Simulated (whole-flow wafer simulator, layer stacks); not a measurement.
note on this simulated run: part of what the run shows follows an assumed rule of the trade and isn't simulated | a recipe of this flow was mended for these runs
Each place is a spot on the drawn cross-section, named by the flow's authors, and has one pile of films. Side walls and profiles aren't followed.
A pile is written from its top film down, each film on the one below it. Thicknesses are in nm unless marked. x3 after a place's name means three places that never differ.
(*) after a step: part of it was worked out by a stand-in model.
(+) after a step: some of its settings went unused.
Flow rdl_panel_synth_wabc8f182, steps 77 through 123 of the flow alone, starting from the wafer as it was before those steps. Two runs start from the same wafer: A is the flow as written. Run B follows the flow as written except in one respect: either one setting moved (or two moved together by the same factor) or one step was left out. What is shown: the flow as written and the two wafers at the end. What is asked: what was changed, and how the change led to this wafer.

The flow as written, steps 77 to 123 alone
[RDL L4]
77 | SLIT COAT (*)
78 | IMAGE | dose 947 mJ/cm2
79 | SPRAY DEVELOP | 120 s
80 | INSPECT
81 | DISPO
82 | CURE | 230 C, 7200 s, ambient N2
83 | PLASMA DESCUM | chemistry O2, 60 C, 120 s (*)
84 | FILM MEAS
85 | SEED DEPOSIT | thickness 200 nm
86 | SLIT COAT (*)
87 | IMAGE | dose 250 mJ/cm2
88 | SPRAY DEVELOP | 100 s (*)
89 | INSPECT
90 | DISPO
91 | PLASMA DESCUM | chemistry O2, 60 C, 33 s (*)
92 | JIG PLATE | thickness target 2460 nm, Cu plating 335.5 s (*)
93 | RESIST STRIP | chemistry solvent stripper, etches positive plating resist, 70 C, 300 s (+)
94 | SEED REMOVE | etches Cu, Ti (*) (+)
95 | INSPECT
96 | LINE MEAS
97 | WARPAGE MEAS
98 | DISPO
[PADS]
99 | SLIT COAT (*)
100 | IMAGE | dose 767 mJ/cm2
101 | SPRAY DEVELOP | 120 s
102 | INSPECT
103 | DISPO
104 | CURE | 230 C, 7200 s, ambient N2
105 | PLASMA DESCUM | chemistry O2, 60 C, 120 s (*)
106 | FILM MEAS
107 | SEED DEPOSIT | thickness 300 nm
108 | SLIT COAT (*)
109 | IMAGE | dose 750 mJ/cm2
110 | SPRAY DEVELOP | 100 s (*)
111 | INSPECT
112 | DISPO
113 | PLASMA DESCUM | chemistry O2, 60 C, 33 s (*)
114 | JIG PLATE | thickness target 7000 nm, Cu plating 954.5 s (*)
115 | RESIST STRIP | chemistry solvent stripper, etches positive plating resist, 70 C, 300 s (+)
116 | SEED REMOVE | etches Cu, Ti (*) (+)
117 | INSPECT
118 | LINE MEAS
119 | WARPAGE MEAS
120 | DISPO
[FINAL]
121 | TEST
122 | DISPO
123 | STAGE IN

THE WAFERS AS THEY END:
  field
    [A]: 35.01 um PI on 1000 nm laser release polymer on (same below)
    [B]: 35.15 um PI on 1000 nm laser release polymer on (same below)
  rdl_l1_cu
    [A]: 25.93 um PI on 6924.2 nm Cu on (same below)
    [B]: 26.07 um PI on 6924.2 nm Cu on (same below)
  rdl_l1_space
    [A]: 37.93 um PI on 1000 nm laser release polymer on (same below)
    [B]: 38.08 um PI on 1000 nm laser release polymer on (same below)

Cause: step 92, JIG PLATE: Cu plating 385.8 s was run, whereas the flow has Cu plating 335.5 s.

The path from the change to this, step by step:
  92 | JIG PLATE | thickness target 2460 nm, Cu plating 335.5 s (*)
      rdl_l4_cu, rdl_l4_land, rdl_l4_via, pads_land, pads_via: A +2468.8 Cu | B +2839 Cu
  99 | SLIT COAT (*)
      field: A +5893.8 PI | B +6034 PI
      rdl_l1_cu: A +5874.7 PI | B +6014.8 PI
      (also at 17 further places)
  108 | SLIT COAT (*)
      rdl_l3_via: A +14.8 um ILINE-POS-THICK-GRADE-A (new film) | B +14.81 um ILINE-POS-THICK-GRADE-A (new film)
      rdl_l4_cu: A +15.12 um ILINE-POS-THICK-GRADE-A (new film) | B +15.21 um ILINE-POS-THICK-GRADE-A (new film)
      (also at 7 further places)
  110 | SPRAY DEVELOP | 100 s (*)
      pads_cu: A -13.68 um ILINE-POS-THICK-GRADE-A (all of it) | B -13.69 um ILINE-POS-THICK-GRADE-A (all of it)
      pads_land: A -13.11 um ILINE-POS-THICK-GRADE-A (all of it) | B -13.08 um ILINE-POS-THICK-GRADE-A (all of it)
      (also at 1 further place)
  115 | RESIST STRIP | chemistry solvent stripper, etches positive plating resist, 70 C, 300 s (+)
      rdl_l3_via: A -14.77 um ILINE-POS-THICK-GRADE-A (all of it) | B -14.78 um ILINE-POS-THICK-GRADE-A (all of it)
      rdl_l4_cu: A -15.09 um ILINE-POS-THICK-GRADE-A (all of it) | B -15.18 um ILINE-POS-THICK-GRADE-A (all of it)
      (also at 4 further places)
